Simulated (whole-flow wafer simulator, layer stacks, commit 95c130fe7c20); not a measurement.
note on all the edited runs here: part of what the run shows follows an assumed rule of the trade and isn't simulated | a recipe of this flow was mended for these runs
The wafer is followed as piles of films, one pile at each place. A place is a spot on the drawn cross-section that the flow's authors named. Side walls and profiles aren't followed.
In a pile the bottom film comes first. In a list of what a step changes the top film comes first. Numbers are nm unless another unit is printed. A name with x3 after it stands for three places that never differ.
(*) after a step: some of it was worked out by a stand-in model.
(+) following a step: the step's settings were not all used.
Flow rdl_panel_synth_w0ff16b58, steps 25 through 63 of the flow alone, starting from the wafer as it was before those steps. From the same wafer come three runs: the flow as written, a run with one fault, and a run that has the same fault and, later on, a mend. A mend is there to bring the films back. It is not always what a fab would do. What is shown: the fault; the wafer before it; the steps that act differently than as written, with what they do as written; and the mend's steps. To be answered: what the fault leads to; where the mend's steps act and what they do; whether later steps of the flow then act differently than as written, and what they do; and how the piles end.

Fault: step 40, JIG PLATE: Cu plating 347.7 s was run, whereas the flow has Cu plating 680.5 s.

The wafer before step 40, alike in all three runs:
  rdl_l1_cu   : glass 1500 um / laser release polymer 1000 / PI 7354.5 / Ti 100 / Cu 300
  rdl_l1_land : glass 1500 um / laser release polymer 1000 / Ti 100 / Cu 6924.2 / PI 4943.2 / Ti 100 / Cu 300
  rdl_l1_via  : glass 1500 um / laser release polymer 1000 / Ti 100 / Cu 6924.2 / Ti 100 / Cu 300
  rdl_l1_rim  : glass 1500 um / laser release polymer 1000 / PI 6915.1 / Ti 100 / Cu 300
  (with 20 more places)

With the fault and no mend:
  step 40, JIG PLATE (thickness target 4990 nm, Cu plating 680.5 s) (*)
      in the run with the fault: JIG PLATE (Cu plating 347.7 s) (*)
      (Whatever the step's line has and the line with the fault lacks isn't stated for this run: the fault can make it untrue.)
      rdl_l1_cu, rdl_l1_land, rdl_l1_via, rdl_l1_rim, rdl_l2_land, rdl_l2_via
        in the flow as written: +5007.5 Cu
        in the run with the fault: +2558.6 Cu
  Later steps of the flow acting differently than as written:
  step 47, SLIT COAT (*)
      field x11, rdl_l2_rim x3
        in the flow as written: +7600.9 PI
        in the run with the fault: +7054.3 PI
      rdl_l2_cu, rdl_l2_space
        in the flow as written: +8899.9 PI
        in the run with the fault: +7707.8 PI
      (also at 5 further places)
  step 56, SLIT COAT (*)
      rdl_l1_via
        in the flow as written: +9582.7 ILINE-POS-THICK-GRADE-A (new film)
        in the run with the fault: +10.05 um ILINE-POS-THICK-GRADE-A (new film)
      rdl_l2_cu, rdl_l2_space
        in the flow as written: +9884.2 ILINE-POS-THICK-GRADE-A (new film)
        in the run with the fault: +9562.4 ILINE-POS-THICK-GRADE-A (new film)
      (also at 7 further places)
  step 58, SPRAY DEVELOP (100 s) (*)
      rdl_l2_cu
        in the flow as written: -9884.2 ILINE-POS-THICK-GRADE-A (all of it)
        in the run with the fault: -9562.4 ILINE-POS-THICK-GRADE-A (all of it)
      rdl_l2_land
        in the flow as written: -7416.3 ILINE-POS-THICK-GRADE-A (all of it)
        in the run with the fault: -7782.4 ILINE-POS-THICK-GRADE-A (all of it)
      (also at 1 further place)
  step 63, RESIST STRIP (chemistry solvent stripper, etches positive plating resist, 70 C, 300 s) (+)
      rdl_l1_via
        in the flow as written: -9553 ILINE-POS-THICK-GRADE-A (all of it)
        in the run with the fault: -10.02 um ILINE-POS-THICK-GRADE-A (all of it)
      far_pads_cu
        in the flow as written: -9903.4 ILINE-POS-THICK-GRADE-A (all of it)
        in the run with the fault: -9583.2 ILINE-POS-THICK-GRADE-A (all of it)
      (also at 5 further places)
  The piles end different from the flow's at field x11, far_pads_cu, rdl_l1_cu and 11 more by more than 2% or 0.5 nm, whichever is larger.
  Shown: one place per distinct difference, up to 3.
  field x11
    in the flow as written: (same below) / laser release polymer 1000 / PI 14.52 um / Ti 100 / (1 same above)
    in the run with the fault: (same below) / laser release polymer 1000 / PI 13.97 um / Ti 100 / (1 same above)
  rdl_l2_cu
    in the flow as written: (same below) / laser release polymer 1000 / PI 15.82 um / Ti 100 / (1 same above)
    in the run with the fault: (same below) / laser release polymer 1000 / PI 14.62 um / Ti 100 / (1 same above)
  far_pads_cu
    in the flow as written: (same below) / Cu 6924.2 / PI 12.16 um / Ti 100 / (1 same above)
    in the run with the fault: (same below) / Cu 6924.2 / PI 10.99 um / Ti 100 / (1 same above)

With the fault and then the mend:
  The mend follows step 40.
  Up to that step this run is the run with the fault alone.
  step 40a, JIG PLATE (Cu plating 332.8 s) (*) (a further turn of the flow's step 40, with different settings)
      rdl_l1_cu, rdl_l1_land, rdl_l1_via, rdl_l1_rim, rdl_l2_land, rdl_l2_via
        +2449 Cu
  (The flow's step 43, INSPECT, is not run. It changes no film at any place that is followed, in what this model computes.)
  None of the later steps of the flow acts differently than as written at any place that is followed.
  The piles end the same as the flow's at every place that both follow.
